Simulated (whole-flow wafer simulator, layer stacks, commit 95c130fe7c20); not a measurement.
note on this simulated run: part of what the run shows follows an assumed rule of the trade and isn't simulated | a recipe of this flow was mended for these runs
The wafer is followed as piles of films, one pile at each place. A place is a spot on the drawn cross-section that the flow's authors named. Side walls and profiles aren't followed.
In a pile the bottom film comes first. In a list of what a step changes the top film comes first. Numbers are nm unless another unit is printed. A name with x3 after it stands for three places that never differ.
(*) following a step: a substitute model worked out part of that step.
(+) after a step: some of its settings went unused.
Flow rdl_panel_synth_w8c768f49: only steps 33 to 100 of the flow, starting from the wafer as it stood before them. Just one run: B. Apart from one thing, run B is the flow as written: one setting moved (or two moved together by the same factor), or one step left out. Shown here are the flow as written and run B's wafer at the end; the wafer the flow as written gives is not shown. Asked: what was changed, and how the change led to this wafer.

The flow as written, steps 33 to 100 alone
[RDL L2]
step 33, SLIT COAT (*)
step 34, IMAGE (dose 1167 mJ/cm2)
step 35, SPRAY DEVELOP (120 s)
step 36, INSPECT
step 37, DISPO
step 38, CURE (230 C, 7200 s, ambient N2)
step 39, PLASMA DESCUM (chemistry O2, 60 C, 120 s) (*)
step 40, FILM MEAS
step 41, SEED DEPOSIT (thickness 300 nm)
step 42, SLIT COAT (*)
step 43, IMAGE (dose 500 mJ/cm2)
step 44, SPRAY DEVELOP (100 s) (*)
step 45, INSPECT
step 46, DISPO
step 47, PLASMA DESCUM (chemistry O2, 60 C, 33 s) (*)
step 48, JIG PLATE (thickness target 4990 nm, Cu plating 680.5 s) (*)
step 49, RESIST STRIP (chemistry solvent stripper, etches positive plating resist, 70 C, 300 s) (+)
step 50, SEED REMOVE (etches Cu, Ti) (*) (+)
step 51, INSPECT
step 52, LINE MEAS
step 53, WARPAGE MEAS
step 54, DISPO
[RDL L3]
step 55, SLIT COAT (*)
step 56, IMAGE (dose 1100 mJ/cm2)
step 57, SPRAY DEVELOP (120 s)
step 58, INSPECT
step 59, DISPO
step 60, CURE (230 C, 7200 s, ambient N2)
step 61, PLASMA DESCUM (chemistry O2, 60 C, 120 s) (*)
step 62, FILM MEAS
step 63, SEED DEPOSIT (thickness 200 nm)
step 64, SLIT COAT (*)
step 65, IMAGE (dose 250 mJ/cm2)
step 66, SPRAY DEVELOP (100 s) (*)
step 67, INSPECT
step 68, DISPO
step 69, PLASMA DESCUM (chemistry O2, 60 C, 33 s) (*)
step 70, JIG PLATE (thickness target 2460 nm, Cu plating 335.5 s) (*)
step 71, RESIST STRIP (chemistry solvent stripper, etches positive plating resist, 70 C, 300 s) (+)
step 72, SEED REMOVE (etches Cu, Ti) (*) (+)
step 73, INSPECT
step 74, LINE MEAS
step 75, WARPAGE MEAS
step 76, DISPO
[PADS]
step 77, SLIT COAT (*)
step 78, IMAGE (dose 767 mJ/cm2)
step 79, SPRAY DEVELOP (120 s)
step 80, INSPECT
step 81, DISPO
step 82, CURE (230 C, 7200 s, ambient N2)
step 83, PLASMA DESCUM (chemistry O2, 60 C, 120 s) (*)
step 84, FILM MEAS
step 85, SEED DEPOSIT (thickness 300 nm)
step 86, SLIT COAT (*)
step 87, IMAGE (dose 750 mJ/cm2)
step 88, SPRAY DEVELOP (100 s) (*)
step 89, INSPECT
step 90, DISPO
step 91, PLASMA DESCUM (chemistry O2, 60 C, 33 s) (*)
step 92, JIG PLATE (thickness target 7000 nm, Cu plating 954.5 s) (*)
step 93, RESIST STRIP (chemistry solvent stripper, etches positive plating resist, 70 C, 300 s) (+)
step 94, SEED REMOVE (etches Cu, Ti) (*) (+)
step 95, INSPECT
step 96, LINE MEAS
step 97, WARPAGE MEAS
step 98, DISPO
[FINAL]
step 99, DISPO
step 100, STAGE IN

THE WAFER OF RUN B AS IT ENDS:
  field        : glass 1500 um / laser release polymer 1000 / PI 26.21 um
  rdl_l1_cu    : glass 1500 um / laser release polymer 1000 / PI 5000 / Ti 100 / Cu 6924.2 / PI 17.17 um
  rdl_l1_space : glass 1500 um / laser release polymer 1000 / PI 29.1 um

The reason: step 48, JIG PLATE: Cu plating 374.3 s was run, though the flow has Cu plating 680.5 s.

Step by step, how the change led to this:
  step 48, JIG PLATE (thickness target 4990 nm, Cu plating 680.5 s) (*)
      rdl_l2_cu, rdl_l2_land, rdl_l2_via, rdl_l2_rim, rdl_l3_land, rdl_l3_via: Cu gains 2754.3 (as written it would have been: Cu gains 5007.5)
  step 55, SLIT COAT (*)
      rdl_l2_space: PI gains 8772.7 (as written it would have been: PI gains 10.58 um)
      rdl_l2_via: PI gains 9601.5 (new film) (as written it would have been: PI gains 10.74 um (new film))
      (and at 14 other places as well)
  step 64, SLIT COAT (*)
      rdl_l2_cu: ILINE-POS-THICK-GRADE-A gains 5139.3 (new film) (as written it would have been: ILINE-POS-THICK-GRADE-A gains 5291.3 (new film))
      rdl_l2_space: ILINE-POS-THICK-GRADE-A gains 5332.6 (new film) (as written it would have been: ILINE-POS-THICK-GRADE-A gains 5624.6 (new film))
      (and at 7 other places as well)
  step 66, SPRAY DEVELOP (100 s) (*)
      rdl_l3_cu: ILINE-POS-THICK-GRADE-A loses 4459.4 (all of it) (as written it would have been: ILINE-POS-THICK-GRADE-A loses 4624.3 (all of it))
      rdl_l3_land: ILINE-POS-THICK-GRADE-A loses 3033.3 (all of it) (as written it would have been: ILINE-POS-THICK-GRADE-A loses 2880.1 (all of it))
      (and at 1 other place as well)
  step 71, RESIST STRIP (chemistry solvent stripper, etches positive plating resist, 70 C, 300 s) (+)
      rdl_l2_cu: ILINE-POS-THICK-GRADE-A loses 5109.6 (all of it) (as written it would have been: ILINE-POS-THICK-GRADE-A loses 5261.6 (all of it))
      rdl_l2_space: ILINE-POS-THICK-GRADE-A loses 5302.9 (all of it) (as written it would have been: ILINE-POS-THICK-GRADE-A loses 5594.9 (all of it))
      (and at 4 other places as well)
  step 77, SLIT COAT (*)
      rdl_l2_cu: PI gains 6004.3 (as written it would have been: PI gains 6131.9)
      rdl_l2_space: PI gains 6205.8 (as written it would have been: PI gains 6474.9)
      (and at 7 other places as well)
  step 86, SLIT COAT (*)
      rdl_l2_cu: ILINE-POS-THICK-GRADE-A gains 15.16 um (new film) (as written it would have been: ILINE-POS-THICK-GRADE-A gains 15.31 um (new film))
      rdl_l2_space: ILINE-POS-THICK-GRADE-A gains 15.16 um (new film) (as written it would have been: ILINE-POS-THICK-GRADE-A gains 15.33 um (new film))
      (and at 8 other places as well)
  step 93, RESIST STRIP (chemistry solvent stripper, etches positive plating resist, 70 C, 300 s) (+)
      rdl_l2_cu: ILINE-POS-THICK-GRADE-A loses 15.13 um (all of it) (as written it would have been: ILINE-POS-THICK-GRADE-A loses 15.28 um (all of it))
      rdl_l2_space: ILINE-POS-THICK-GRADE-A loses 15.13 um (all of it) (as written it would have been: ILINE-POS-THICK-GRADE-A loses 15.3 um (all of it))
      (and at 8 other places as well)
